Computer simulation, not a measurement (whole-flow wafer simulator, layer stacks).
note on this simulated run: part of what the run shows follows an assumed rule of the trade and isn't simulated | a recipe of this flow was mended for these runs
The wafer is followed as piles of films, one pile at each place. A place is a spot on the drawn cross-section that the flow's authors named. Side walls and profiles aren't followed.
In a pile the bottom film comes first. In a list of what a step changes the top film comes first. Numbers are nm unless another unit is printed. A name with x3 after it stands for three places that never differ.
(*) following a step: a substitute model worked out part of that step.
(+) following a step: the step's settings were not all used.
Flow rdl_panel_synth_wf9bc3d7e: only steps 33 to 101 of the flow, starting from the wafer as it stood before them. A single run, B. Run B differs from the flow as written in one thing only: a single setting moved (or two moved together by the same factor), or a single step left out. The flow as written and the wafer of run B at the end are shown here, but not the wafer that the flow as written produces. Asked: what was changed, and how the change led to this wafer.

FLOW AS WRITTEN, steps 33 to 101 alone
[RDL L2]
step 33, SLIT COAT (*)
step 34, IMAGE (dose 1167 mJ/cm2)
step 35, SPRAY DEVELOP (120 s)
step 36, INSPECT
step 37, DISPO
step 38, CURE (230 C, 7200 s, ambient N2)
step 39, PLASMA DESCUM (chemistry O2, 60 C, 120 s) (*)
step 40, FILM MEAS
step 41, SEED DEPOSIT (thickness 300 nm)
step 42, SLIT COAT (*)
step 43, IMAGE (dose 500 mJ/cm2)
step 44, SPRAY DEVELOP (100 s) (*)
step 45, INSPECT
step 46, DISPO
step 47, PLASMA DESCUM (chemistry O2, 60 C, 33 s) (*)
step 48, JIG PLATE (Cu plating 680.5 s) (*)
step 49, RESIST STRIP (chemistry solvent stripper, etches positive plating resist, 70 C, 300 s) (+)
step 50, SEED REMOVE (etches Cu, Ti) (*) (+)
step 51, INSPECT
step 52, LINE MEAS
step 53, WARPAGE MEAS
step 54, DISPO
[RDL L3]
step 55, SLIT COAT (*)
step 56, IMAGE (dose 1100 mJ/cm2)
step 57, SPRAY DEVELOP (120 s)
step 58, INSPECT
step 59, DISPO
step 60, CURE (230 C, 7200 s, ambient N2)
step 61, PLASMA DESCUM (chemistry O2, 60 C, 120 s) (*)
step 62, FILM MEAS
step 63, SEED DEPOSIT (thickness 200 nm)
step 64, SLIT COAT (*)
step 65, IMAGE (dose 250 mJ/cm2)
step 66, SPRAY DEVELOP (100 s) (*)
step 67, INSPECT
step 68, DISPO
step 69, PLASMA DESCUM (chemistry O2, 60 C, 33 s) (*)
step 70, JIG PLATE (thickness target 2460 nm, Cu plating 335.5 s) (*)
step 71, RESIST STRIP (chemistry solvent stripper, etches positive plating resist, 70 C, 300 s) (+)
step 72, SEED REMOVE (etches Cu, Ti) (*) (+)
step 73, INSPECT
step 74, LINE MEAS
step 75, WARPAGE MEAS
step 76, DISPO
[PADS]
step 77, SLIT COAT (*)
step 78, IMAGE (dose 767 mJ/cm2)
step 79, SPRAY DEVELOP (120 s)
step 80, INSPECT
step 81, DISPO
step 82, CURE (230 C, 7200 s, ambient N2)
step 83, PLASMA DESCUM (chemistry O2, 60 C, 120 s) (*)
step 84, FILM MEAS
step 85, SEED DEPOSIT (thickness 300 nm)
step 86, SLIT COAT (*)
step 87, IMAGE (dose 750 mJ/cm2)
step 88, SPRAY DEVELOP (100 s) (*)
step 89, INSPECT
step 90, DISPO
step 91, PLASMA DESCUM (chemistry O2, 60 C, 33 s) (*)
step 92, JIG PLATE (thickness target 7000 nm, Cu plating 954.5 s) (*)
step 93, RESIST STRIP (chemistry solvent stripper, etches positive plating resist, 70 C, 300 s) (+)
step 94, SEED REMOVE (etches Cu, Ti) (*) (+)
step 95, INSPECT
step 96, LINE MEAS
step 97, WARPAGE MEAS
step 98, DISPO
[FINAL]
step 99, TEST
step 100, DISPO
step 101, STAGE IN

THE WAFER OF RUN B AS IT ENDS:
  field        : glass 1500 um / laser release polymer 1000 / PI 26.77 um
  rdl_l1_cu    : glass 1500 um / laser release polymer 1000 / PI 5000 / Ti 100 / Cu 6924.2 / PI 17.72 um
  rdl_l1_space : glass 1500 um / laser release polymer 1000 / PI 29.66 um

Cause: step 48, JIG PLATE: Cu plating 626.1 s was run, whereas the flow has Cu plating 680.5 s.

How this came from the change, step by step:
  step 48, JIG PLATE (Cu plating 680.5 s) (*)
      rdl_l2_cu, rdl_l2_land, rdl_l2_via, rdl_l2_rim, rdl_l3_land, rdl_l3_via: Cu gains 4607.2 (in the flow as written it would be: Cu gains 5007.5)
  step 55, SLIT COAT (*)
      rdl_l3_cu, rdl_l3_space: PI gains 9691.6 (in the flow as written it would be: PI gains 9998.1)
      rdl_l2_space: PI gains 10.25 um (in the flow as written it would be: PI gains 10.58 um)
      (as well as at 2 more places)
  step 64, SLIT COAT (*)
      rdl_l2_via: ILINE-POS-THICK-GRADE-A gains 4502 (new film) (in the flow as written it would be: ILINE-POS-THICK-GRADE-A gains 4385.9 (new film))
  step 71, RESIST STRIP (chemistry solvent stripper, etches positive plating resist, 70 C, 300 s) (+)
      rdl_l2_via: ILINE-POS-THICK-GRADE-A loses 4472.3 (all of it) (in the flow as written it would be: ILINE-POS-THICK-GRADE-A loses 4356.2 (all of it))
  step 77, SLIT COAT (*)
      rdl_l3_via: PI gains 10.5 um (new film) (in the flow as written it would be: PI gains 10.46 um (new film))
  step 86, SLIT COAT (*)
      rdl_l2_cu: ILINE-POS-THICK-GRADE-A gains 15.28 um (new film) (in the flow as written it would be: ILINE-POS-THICK-GRADE-A gains 15.31 um (new film))
      rdl_l2_space: ILINE-POS-THICK-GRADE-A gains 15.3 um (new film) (in the flow as written it would be: ILINE-POS-THICK-GRADE-A gains 15.33 um (new film))
      (as well as at 7 more places)
  step 93, RESIST STRIP (chemistry solvent stripper, etches positive plating resist, 70 C, 300 s) (+)
      rdl_l2_cu: ILINE-POS-THICK-GRADE-A loses 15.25 um (all of it) (in the flow as written it would be: ILINE-POS-THICK-GRADE-A loses 15.28 um (all of it))
      rdl_l2_space: ILINE-POS-THICK-GRADE-A loses 15.27 um (all of it) (in the flow as written it would be: ILINE-POS-THICK-GRADE-A loses 15.3 um (all of it))
      (as well as at 7 more places)
